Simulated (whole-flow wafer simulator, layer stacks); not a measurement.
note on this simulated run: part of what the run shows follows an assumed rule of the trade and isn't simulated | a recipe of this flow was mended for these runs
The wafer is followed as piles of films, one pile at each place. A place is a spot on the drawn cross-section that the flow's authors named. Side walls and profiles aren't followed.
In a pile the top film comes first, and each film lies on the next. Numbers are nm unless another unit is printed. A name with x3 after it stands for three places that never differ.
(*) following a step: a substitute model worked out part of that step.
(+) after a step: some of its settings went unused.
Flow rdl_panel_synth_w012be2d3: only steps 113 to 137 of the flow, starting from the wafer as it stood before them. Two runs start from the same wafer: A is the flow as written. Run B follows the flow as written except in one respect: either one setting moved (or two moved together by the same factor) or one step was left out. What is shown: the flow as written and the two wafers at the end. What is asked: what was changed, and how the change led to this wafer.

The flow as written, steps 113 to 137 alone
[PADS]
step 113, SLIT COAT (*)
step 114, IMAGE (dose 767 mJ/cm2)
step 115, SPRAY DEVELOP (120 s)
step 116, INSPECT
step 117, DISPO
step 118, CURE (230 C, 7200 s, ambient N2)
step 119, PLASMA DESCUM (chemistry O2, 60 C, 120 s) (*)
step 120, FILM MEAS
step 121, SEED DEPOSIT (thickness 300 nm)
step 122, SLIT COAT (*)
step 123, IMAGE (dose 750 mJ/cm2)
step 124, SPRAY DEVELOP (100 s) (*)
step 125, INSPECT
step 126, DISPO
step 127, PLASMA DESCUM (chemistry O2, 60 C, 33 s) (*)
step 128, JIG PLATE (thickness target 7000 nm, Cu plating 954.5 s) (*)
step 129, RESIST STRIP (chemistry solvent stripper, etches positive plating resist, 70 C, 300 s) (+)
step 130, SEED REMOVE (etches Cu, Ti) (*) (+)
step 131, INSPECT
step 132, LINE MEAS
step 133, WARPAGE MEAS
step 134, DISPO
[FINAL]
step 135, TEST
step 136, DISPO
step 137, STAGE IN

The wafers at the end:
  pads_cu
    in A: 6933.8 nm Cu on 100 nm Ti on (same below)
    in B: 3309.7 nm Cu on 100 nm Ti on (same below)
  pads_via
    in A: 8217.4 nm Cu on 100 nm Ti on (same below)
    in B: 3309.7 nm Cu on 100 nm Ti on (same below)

The reason: step 128, JIG PLATE: Cu plating 462 s was run, whereas the flow has Cu plating 954.5 s.

The path from the change to this, step by step:
  step 128, JIG PLATE (thickness target 7000 nm, Cu plating 954.5 s) (*)
      pads_cu, pads_land: A +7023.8 Cu | B +3399.7 Cu
      pads_via: A +8307.4 Cu | B +3399.7 Cu
